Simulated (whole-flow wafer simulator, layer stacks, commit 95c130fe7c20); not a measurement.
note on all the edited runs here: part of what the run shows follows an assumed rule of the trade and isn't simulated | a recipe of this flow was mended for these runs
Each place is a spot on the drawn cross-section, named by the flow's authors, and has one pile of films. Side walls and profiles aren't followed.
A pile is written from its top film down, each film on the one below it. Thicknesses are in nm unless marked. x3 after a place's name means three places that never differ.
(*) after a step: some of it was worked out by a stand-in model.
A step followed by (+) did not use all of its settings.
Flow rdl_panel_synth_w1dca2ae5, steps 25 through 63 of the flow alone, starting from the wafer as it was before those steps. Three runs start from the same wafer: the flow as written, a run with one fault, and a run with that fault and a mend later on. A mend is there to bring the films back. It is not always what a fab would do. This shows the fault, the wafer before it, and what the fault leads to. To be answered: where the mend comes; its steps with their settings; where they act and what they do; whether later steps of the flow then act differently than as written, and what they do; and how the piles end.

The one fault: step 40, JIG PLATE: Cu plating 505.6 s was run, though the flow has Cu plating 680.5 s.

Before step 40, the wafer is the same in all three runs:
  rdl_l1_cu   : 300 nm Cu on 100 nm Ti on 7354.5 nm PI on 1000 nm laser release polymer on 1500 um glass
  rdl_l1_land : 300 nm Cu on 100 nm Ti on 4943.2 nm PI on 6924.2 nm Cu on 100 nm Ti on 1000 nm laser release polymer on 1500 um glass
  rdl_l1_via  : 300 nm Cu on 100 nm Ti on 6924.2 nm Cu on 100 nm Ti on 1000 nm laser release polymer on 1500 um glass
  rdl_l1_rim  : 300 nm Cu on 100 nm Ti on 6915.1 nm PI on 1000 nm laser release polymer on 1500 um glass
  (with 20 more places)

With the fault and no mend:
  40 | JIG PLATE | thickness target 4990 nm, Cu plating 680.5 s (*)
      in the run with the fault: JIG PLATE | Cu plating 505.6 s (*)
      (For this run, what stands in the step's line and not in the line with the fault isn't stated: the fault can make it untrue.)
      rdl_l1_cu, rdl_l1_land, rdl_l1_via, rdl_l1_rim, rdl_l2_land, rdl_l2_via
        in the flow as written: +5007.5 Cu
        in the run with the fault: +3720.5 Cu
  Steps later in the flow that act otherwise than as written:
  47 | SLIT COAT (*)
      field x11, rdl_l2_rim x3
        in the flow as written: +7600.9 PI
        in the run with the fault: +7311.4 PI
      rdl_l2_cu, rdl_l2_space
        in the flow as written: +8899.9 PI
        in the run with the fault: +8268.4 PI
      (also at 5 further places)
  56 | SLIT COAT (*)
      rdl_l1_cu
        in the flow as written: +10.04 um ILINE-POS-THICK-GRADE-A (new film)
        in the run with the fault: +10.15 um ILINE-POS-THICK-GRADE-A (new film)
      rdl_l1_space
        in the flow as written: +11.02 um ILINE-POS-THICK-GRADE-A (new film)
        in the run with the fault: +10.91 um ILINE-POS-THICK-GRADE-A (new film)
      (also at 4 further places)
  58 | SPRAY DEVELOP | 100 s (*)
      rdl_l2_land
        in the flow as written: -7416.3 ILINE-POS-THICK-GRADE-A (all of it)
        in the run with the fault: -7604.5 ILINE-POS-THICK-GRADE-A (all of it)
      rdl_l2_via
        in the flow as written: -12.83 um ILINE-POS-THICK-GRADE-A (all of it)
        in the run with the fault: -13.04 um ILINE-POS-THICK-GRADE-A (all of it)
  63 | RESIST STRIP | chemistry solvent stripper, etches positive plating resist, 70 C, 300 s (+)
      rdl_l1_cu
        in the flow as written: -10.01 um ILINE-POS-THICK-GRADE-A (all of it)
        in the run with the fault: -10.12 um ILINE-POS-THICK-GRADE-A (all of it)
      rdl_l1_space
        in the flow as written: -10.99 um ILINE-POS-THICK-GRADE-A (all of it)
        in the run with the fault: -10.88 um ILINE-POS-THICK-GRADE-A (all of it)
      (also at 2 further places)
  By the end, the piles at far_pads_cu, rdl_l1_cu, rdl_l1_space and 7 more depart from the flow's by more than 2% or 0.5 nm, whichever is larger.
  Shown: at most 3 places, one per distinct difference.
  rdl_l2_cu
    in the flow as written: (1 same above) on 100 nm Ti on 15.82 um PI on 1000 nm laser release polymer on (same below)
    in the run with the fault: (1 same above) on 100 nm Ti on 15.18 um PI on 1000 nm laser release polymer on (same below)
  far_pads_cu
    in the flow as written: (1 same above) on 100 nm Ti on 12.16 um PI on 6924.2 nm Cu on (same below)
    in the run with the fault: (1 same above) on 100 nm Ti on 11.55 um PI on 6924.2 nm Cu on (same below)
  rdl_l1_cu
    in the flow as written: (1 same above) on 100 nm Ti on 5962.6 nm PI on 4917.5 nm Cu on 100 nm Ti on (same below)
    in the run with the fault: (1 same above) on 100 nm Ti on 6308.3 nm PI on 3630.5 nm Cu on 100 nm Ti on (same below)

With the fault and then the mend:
  After step 40 comes the mend.
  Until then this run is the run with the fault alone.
  40a | JIG PLATE | Cu plating 174.9 s (*) (a further turn of the flow's step 40, with different settings)
      rdl_l1_cu, rdl_l1_land, rdl_l1_via, rdl_l1_rim, rdl_l2_land, rdl_l2_via
        +1287 Cu
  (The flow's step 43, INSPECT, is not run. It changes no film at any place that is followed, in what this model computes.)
  None of the later steps of the flow acts differently than as written at any place that is followed.
  By the end, the piles equal the flow's at every place that both follow.
